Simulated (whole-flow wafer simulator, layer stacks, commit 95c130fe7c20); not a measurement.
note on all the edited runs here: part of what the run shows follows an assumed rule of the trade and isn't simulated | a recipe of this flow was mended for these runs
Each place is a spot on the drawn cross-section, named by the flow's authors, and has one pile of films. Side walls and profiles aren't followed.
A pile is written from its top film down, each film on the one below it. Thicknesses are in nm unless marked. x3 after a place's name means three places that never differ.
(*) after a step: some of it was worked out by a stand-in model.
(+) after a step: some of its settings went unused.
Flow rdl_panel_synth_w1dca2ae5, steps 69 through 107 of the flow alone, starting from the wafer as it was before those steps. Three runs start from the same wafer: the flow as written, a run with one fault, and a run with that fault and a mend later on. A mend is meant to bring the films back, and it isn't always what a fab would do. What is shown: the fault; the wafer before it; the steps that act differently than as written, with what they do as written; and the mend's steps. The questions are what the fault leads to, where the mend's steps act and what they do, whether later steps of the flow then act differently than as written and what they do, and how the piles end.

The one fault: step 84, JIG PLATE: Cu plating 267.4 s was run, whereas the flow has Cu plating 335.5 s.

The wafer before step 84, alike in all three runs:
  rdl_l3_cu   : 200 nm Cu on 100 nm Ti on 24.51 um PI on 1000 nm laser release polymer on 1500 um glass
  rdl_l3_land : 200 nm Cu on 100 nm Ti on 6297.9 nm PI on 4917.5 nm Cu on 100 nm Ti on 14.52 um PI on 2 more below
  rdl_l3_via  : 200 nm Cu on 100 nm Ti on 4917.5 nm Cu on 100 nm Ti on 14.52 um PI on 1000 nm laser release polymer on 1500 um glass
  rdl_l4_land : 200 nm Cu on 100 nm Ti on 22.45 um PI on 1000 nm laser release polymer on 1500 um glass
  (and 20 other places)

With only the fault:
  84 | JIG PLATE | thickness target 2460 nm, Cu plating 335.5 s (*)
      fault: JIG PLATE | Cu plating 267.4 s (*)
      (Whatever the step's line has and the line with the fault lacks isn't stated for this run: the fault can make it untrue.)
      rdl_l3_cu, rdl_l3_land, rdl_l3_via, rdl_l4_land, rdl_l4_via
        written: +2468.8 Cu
        fault: +1967.7 Cu
  Later steps of the flow acting differently than as written (not shown: 1 more step that differs only slightly, by at most 2% or 0.5 nm, whichever is larger):
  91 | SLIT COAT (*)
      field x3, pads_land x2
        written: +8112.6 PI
        fault: +7770.6 PI
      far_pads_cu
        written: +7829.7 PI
        fault: +7491.2 PI
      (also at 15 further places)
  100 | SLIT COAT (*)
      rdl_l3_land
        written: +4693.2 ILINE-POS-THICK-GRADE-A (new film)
        fault: +4834.3 ILINE-POS-THICK-GRADE-A (new film)
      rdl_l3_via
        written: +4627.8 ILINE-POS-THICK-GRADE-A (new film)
        fault: +4811.5 ILINE-POS-THICK-GRADE-A (new film)
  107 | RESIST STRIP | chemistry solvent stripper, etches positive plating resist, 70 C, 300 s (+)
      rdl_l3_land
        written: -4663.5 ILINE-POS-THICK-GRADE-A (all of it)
        fault: -4804.6 ILINE-POS-THICK-GRADE-A (all of it)
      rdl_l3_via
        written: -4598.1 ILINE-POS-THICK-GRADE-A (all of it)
        fault: -4781.8 ILINE-POS-THICK-GRADE-A (all of it)
  By the end, the piles at rdl_l2_cu, rdl_l2_land, rdl_l3_cu, rdl_l2_rim, rdl_l3_land, rdl_l3_via, rdl_l4_land, rdl_l4_via depart from the flow's by more than 2% or 0.5 nm, whichever is larger.
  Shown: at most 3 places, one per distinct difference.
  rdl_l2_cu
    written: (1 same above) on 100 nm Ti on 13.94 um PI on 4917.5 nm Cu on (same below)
    fault: (1 same above) on 100 nm Ti on 13.6 um PI on 4917.5 nm Cu on (same below)
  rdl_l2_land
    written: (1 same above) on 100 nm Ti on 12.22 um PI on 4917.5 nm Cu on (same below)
    fault: (1 same above) on 100 nm Ti on 11.89 um PI on 4917.5 nm Cu on (same below)
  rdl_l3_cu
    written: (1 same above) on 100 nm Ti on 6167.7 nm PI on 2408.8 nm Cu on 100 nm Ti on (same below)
    fault: (1 same above) on 100 nm Ti on 6209.8 nm PI on 1907.7 nm Cu on 100 nm Ti on (same below)

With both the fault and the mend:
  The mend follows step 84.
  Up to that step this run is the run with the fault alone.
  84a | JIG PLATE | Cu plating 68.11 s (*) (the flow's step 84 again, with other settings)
      rdl_l3_cu, rdl_l3_land, rdl_l3_via, rdl_l4_land, rdl_l4_via
        +501.2 Cu
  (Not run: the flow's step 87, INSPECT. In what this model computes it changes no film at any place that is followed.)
  Later steps of the flow that are run all act as written at every place that is followed, up to a difference of at most 2% or 0.5 nm, whichever is larger.
  At the end the piles are close to the flow's at the places that both follow, differing by at most 2% or 0.5 nm, whichever is larger.
